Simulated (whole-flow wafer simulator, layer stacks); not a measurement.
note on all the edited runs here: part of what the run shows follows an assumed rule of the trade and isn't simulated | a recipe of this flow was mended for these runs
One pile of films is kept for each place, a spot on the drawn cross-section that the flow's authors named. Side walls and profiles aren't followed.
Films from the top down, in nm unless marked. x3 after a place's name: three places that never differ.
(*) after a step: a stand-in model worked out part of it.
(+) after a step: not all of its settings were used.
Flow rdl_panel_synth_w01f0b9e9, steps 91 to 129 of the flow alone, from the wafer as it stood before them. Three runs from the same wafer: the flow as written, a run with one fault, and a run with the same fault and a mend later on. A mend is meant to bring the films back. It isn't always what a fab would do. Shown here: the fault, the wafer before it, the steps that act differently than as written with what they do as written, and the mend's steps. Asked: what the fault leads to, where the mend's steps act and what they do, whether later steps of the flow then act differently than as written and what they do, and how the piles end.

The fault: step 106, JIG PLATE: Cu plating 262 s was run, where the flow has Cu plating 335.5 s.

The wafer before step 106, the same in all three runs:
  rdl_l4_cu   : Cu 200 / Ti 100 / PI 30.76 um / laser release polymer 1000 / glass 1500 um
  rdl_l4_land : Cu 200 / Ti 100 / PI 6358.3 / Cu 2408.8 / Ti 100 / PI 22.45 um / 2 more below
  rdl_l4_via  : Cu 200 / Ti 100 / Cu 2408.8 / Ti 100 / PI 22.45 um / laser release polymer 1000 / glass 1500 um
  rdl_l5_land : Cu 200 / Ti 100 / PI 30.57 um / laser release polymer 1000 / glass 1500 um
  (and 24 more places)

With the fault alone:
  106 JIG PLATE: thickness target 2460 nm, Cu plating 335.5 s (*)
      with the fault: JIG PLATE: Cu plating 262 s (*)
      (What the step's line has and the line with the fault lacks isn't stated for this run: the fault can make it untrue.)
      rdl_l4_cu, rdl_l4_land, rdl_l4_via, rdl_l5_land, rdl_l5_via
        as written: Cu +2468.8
        with the fault: Cu +1928
  Later steps of the flow that act differently than as written (1 more step differs only slightly, by at most 2% or 0.5 nm, whichever is larger, and isn't shown):
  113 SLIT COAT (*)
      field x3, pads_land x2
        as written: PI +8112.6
        with the fault: PI +7743.9
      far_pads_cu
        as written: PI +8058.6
        with the fault: PI +7690.5
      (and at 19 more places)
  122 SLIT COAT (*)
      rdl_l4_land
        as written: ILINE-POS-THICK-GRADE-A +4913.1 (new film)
        with the fault: ILINE-POS-THICK-GRADE-A +5067.2 (new film)
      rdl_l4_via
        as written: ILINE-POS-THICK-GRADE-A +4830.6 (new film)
        with the fault: ILINE-POS-THICK-GRADE-A +5042.2 (new film)
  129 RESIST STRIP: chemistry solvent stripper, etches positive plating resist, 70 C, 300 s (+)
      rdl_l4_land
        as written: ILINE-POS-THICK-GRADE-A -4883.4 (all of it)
        with the fault: ILINE-POS-THICK-GRADE-A -5037.5 (all of it)
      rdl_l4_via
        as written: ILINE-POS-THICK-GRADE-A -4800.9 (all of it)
        with the fault: ILINE-POS-THICK-GRADE-A -5012.5 (all of it)
  At the end the piles differ from the flow's by more than 2% or 0.5 nm, whichever is larger, at rdl_l3_cu, rdl_l3_land, rdl_l4_cu, rdl_l4_land, rdl_l4_via, rdl_l5_land, rdl_l5_via.
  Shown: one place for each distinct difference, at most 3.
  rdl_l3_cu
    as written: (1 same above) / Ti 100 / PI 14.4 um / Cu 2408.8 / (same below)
    with the fault: (1 same above) / Ti 100 / PI 14.03 um / Cu 2408.8 / (same below)
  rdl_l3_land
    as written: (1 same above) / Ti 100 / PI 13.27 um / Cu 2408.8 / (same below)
    with the fault: (1 same above) / Ti 100 / PI 12.9 um / Cu 2408.8 / (same below)
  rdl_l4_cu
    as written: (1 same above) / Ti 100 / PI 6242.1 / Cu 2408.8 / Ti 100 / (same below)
    with the fault: (1 same above) / Ti 100 / PI 6252.8 / Cu 1868 / Ti 100 / (same below)

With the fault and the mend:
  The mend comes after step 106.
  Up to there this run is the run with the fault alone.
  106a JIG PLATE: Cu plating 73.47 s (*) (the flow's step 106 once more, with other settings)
      rdl_l4_cu, rdl_l4_land, rdl_l4_via, rdl_l5_land, rdl_l5_via
        Cu +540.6
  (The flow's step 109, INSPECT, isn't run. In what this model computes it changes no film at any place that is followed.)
  No later step of the flow acts differently than as written, at any place that is followed, by more than 2% or 0.5 nm, whichever is larger.
  At the end the piles differ from the flow's only slightly at the places that both follow, by at most 2% or 0.5 nm, whichever is larger.
